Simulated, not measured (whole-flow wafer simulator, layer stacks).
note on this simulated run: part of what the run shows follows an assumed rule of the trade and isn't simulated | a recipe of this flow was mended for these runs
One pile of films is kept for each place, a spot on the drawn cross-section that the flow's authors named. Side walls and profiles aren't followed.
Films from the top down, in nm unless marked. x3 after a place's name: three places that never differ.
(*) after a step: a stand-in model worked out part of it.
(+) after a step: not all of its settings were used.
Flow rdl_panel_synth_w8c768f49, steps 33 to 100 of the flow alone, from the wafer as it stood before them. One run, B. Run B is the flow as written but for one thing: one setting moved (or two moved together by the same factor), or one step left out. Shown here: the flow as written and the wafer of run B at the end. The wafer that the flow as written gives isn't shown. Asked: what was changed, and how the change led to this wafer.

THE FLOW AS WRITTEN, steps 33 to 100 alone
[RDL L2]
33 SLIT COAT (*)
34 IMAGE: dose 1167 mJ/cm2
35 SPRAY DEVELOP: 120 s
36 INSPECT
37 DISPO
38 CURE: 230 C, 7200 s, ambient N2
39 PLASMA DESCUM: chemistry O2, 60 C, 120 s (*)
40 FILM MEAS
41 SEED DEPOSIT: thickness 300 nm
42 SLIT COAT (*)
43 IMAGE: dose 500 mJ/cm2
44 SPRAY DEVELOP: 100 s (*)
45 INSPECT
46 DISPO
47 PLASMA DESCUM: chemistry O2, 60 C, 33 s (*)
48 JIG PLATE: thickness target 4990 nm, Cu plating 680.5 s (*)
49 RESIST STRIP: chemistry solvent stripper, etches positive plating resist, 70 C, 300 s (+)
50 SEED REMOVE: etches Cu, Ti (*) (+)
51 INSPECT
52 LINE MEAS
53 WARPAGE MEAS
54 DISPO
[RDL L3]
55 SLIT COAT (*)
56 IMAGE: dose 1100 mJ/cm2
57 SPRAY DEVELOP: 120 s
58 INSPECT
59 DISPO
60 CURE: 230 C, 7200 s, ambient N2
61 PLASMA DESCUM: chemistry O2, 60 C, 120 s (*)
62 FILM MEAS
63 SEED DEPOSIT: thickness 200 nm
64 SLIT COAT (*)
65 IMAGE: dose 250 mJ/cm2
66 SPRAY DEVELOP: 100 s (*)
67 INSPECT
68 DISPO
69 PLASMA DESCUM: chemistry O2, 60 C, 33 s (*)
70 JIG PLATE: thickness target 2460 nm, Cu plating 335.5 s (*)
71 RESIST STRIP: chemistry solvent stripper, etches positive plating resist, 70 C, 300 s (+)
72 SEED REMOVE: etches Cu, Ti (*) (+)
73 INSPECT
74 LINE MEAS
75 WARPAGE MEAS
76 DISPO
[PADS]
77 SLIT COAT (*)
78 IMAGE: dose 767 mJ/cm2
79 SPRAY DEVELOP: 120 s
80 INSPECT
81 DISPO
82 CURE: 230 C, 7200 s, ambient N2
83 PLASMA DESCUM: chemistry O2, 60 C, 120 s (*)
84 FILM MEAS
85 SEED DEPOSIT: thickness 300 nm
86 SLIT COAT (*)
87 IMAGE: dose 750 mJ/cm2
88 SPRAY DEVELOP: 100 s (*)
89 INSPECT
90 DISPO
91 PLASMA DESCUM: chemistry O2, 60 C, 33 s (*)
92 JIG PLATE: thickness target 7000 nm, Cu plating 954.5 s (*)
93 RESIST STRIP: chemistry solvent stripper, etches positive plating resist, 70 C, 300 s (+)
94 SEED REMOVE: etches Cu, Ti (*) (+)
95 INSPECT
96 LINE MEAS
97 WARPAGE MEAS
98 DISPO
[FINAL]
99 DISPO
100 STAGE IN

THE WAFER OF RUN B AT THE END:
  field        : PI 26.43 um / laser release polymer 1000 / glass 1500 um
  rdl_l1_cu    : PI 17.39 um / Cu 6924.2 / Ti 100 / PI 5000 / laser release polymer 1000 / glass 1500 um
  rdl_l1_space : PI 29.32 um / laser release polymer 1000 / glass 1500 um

The cause: step 48, JIG PLATE: Cu plating 476.3 s was run, where the flow has Cu plating 680.5 s.

How the change led to this, step by step:
  48 JIG PLATE: thickness target 4990 nm, Cu plating 680.5 s (*)
      rdl_l2_cu, rdl_l2_land, rdl_l2_via, rdl_l2_rim, rdl_l3_land, rdl_l3_via: Cu +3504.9 (as written it would be: Cu +5007.5)
  55 SLIT COAT (*)
      rdl_l2_space: PI +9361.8 (as written it would be: PI +10.58 um)
      rdl_l2_via: PI +9934.6 (new film) (as written it would be: PI +10.74 um (new film))
      (and at 14 more places)
  64 SLIT COAT (*)
      rdl_l3_cu, rdl_l3_space: ILINE-POS-THICK-GRADE-A +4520 (new film) (as written it would be: ILINE-POS-THICK-GRADE-A +4624.3 (new film))
      rdl_l2_cu: ILINE-POS-THICK-GRADE-A +5181.4 (new film) (as written it would be: ILINE-POS-THICK-GRADE-A +5291.3 (new film))
      (and at 5 more places)
  66 SPRAY DEVELOP: 100 s (*)
      rdl_l3_cu: ILINE-POS-THICK-GRADE-A -4520 (all of it) (as written it would be: ILINE-POS-THICK-GRADE-A -4624.3 (all of it))
      rdl_l3_land: ILINE-POS-THICK-GRADE-A -2977.1 (all of it) (as written it would be: ILINE-POS-THICK-GRADE-A -2880.1 (all of it))
  71 RESIST STRIP: chemistry solvent stripper, etches positive plating resist, 70 C, 300 s (+)
      rdl_l2_cu: ILINE-POS-THICK-GRADE-A -5151.7 (all of it) (as written it would be: ILINE-POS-THICK-GRADE-A -5261.6 (all of it))
      rdl_l2_space: ILINE-POS-THICK-GRADE-A -5397.6 (all of it) (as written it would be: ILINE-POS-THICK-GRADE-A -5594.9 (all of it))
      (and at 4 more places)
  77 SLIT COAT (*)
      rdl_l2_space: PI +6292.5 (as written it would be: PI +6474.9)
      rdl_l1_rim: PI +5747.1 (as written it would be: PI +5965.6)
      (and at 5 more places)
  86 SLIT COAT (*)
      rdl_l2_cu: ILINE-POS-THICK-GRADE-A +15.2 um (new film) (as written it would be: ILINE-POS-THICK-GRADE-A +15.31 um (new film))
      rdl_l2_space: ILINE-POS-THICK-GRADE-A +15.22 um (new film) (as written it would be: ILINE-POS-THICK-GRADE-A +15.33 um (new film))
      (and at 8 more places)
  93 RESIST STRIP: chemistry solvent stripper, etches positive plating resist, 70 C, 300 s (+)
      rdl_l2_cu: ILINE-POS-THICK-GRADE-A -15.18 um (all of it) (as written it would be: ILINE-POS-THICK-GRADE-A -15.28 um (all of it))
      rdl_l2_space: ILINE-POS-THICK-GRADE-A -15.19 um (all of it) (as written it would be: ILINE-POS-THICK-GRADE-A -15.3 um (all of it))
      (and at 8 more places)
